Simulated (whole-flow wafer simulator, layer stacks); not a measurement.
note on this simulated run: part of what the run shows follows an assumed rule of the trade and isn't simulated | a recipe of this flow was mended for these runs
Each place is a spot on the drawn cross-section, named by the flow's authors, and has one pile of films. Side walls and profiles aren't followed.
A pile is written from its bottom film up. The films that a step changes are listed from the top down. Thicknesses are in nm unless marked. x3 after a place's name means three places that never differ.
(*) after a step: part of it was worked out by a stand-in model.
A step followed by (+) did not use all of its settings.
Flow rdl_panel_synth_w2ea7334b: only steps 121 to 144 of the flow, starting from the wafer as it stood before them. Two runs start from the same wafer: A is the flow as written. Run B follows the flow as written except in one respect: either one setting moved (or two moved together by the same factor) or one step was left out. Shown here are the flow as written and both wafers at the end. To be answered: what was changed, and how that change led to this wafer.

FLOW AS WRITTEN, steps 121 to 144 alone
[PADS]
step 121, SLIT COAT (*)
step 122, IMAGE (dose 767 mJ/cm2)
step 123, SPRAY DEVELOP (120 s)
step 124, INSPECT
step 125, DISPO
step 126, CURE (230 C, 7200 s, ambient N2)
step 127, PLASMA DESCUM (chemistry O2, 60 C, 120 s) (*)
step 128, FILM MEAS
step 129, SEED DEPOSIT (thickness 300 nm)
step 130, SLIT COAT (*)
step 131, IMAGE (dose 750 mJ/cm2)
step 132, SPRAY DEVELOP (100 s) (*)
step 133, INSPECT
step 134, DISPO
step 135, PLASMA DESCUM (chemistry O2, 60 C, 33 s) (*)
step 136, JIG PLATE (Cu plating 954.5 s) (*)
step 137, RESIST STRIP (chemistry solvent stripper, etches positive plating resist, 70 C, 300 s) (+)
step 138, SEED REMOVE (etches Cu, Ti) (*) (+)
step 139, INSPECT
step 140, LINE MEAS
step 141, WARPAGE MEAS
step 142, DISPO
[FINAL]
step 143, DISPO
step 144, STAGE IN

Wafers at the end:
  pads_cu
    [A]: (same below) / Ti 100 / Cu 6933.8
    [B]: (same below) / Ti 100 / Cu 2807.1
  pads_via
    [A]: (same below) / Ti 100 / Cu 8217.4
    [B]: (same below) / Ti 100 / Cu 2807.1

The reason: step 136, JIG PLATE: Cu plating 393.7 s was run, whereas the flow has Cu plating 954.5 s.

Step by step, how the change led to this:
  step 136, JIG PLATE (Cu plating 954.5 s) (*)
      pads_cu, pads_land: A Cu gains 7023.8 | B Cu gains 2897.1
      pads_via: A Cu gains 8307.4 | B Cu gains 2897.1
